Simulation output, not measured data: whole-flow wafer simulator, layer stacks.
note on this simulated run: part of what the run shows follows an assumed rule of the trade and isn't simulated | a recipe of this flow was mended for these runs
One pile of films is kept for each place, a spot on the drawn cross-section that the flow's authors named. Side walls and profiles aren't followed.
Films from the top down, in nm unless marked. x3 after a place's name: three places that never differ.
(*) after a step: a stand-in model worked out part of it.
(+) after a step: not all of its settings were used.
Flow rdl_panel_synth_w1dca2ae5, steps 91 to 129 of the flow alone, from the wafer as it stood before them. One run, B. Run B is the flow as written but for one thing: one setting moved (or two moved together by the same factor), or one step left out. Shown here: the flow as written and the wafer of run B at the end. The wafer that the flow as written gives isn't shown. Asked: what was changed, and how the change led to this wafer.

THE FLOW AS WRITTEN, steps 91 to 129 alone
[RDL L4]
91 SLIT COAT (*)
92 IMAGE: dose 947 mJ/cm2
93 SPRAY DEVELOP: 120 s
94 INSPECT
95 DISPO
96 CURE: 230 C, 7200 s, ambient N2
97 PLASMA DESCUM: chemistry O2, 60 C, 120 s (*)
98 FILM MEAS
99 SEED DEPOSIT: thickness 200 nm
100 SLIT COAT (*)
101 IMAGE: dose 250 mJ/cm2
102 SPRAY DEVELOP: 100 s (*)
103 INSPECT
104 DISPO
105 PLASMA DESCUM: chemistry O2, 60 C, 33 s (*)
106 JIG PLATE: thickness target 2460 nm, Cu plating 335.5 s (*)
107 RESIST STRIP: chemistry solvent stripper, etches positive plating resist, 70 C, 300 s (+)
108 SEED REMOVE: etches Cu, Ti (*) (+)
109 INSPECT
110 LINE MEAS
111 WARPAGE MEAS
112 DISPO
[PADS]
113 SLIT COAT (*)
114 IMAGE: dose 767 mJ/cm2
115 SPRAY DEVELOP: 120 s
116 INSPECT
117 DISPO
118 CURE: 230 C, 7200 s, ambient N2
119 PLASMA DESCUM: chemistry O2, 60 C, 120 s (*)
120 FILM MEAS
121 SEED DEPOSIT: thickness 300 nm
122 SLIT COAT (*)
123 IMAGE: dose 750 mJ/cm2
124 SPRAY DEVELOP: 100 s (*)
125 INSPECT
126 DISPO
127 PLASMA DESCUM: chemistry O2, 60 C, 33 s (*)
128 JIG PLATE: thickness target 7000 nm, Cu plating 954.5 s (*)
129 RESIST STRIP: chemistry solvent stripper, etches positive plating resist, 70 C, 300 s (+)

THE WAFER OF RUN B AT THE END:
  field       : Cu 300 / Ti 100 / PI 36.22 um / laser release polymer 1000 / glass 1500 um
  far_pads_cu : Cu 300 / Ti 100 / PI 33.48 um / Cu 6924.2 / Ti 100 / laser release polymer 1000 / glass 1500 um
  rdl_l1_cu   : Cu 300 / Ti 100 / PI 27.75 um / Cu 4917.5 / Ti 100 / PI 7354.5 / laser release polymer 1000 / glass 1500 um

The cause: step 106, JIG PLATE: Cu plating 247.3 s was run, where the flow has Cu plating 335.5 s.

How the change led to this, step by step:
  106 JIG PLATE: thickness target 2460 nm, Cu plating 335.5 s (*)
      rdl_l4_cu, rdl_l4_land, rdl_l4_via, pads_land, pads_via: Cu +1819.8 (as written it would be: Cu +2468.8)
  113 SLIT COAT (*)
      field: PI +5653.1 (as written it would be: PI +5893.8)
      far_pads_cu: PI +5604.1 (as written it would be: PI +5844.2)
      (and at 20 more places)
  122 SLIT COAT (*)
      rdl_l2_land: ILINE-POS-THICK-GRADE-A +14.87 um (new film) (as written it would be: ILINE-POS-THICK-GRADE-A +14.88 um (new film))
      rdl_l4_cu: ILINE-POS-THICK-GRADE-A +14.9 um (new film) (as written it would be: ILINE-POS-THICK-GRADE-A +15.12 um (new film))
      (and at 7 more places)
  124 SPRAY DEVELOP: 100 s (*)
      pads_cu: ILINE-POS-THICK-GRADE-A -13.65 um (all of it) (as written it would be: ILINE-POS-THICK-GRADE-A -13.68 um (all of it))
      pads_land: ILINE-POS-THICK-GRADE-A -13.17 um (all of it) (as written it would be: ILINE-POS-THICK-GRADE-A -13.11 um (all of it))
      (and at 1 more place)
  128 JIG PLATE: thickness target 7000 nm, Cu plating 954.5 s (*)
      pads_via: Au/Ni/Cu +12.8 um (new film) (as written it would be: Au/Ni/Cu +12.72 um (new film))
  129 RESIST STRIP: chemistry solvent stripper, etches positive plating resist, 70 C, 300 s (+)
      rdl_l2_cu, rdl_l2_space: ILINE-POS-THICK-GRADE-A -15.1 um (all of it) (as written it would be: ILINE-POS-THICK-GRADE-A -15.09 um (all of it))
      rdl_l2_land: ILINE-POS-THICK-GRADE-A -14.84 um (all of it) (as written it would be: ILINE-POS-THICK-GRADE-A -14.85 um (all of it))
      (and at 5 more places)
